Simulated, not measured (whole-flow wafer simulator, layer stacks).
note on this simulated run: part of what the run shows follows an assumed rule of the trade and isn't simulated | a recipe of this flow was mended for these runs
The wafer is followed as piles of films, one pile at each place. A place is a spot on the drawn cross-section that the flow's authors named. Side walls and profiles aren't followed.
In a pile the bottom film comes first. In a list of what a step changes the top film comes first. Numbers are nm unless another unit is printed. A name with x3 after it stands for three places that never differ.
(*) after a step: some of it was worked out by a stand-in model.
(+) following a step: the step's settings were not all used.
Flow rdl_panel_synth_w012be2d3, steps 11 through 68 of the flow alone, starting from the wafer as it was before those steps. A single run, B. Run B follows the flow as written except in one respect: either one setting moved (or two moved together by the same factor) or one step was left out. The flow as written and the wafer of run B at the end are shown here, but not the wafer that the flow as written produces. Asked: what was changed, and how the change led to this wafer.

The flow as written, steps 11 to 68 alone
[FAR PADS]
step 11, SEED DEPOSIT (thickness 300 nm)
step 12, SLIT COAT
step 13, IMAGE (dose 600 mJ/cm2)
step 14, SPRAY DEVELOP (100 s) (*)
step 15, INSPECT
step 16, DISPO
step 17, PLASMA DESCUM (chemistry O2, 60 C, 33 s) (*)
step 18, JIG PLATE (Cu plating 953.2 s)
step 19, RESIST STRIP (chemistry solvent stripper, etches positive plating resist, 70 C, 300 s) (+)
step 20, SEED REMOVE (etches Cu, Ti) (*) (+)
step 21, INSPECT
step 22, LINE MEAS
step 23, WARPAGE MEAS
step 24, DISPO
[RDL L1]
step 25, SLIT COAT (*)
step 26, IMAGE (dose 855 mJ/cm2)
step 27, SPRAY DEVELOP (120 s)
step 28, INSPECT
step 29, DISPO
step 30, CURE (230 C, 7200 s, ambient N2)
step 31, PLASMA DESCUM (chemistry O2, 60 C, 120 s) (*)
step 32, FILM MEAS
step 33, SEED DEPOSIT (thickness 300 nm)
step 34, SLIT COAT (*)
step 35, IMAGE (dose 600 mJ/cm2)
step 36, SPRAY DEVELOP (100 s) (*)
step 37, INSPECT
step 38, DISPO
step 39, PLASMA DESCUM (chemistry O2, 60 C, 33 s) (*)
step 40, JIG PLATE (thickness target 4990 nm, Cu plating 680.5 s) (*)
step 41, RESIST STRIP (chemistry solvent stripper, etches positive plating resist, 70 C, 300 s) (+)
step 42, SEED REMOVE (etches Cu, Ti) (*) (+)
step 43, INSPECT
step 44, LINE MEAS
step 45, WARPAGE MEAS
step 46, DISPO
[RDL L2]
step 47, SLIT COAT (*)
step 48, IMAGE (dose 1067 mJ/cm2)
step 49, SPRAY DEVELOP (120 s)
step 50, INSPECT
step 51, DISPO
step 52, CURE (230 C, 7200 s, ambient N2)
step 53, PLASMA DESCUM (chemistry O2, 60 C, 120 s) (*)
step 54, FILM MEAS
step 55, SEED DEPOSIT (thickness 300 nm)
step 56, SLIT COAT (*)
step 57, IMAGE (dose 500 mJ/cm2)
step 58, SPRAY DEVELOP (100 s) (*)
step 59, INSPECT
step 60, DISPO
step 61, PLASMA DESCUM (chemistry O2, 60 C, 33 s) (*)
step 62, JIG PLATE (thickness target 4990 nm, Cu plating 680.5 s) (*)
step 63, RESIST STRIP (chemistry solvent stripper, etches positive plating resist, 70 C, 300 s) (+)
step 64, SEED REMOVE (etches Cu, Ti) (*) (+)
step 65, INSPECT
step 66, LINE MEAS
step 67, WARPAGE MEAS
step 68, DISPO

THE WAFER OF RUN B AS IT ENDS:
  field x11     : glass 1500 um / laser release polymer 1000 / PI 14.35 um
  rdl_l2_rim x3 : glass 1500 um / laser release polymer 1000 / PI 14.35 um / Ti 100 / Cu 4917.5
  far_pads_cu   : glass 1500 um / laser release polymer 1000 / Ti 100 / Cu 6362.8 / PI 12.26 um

The reason: step 18, JIG PLATE: Cu plating 876.9 s was run, whereas the flow has Cu plating 953.2 s.

How this came from the change, step by step:
  step 18, JIG PLATE (Cu plating 953.2 s)
      far_pads_cu, rdl_l1_land, rdl_l1_via: +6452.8 Cu (as written it would have been: +7014.2 Cu)
  step 25, SLIT COAT (*)
      field x11, rdl_l2_cu, rdl_l2_space, rdl_l1_rim, rdl_l2_land, rdl_l2_via, rdl_l2_rim x3: +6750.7 PI (new film) (as written it would have been: +6915.1 PI (new film))
      rdl_l1_cu: +7154.7 PI (new film) (as written it would have been: +7354.5 PI (new film))
      (as well as at 1 more place)
  step 34, SLIT COAT (*)
      far_pads_cu: +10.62 um ILINE-POS-THICK-GRADE-A (new film) (as written it would have been: +10.3 um ILINE-POS-THICK-GRADE-A (new film))
      rdl_l1_cu: +12.74 um ILINE-POS-THICK-GRADE-A (new film) (as written it would have been: +12.38 um ILINE-POS-THICK-GRADE-A (new film))
      (as well as at 3 more places)
  step 36, SPRAY DEVELOP (100 s) (*)
      rdl_l1_cu: -12.74 um ILINE-POS-THICK-GRADE-A (all of it) (as written it would have been: -12.38 um ILINE-POS-THICK-GRADE-A (all of it))
      rdl_l1_land: -9977.3 ILINE-POS-THICK-GRADE-A (all of it) (as written it would have been: -9677 ILINE-POS-THICK-GRADE-A (all of it))
      (as well as at 1 more place)
  step 41, RESIST STRIP (chemistry solvent stripper, etches positive plating resist, 70 C, 300 s) (+)
      far_pads_cu: -10.6 um ILINE-POS-THICK-GRADE-A (all of it) (as written it would have been: -10.27 um ILINE-POS-THICK-GRADE-A (all of it))
      rdl_l1_space: -12.76 um ILINE-POS-THICK-GRADE-A (all of it) (as written it would have been: -12.36 um ILINE-POS-THICK-GRADE-A (all of it))
  step 56, SLIT COAT (*)
      rdl_l1_cu: +9969 ILINE-POS-THICK-GRADE-A (new film) (as written it would have been: +10.04 um ILINE-POS-THICK-GRADE-A (new film))
      rdl_l1_space: +10.98 um ILINE-POS-THICK-GRADE-A (new film) (as written it would have been: +11.02 um ILINE-POS-THICK-GRADE-A (new film))
  step 63, RESIST STRIP (chemistry solvent stripper, etches positive plating resist, 70 C, 300 s) (+)
      rdl_l1_cu: -9939.3 ILINE-POS-THICK-GRADE-A (all of it) (as written it would have been: -10.01 um ILINE-POS-THICK-GRADE-A (all of it))
      rdl_l1_space: -10.95 um ILINE-POS-THICK-GRADE-A (all of it) (as written it would have been: -10.99 um ILINE-POS-THICK-GRADE-A (all of it))
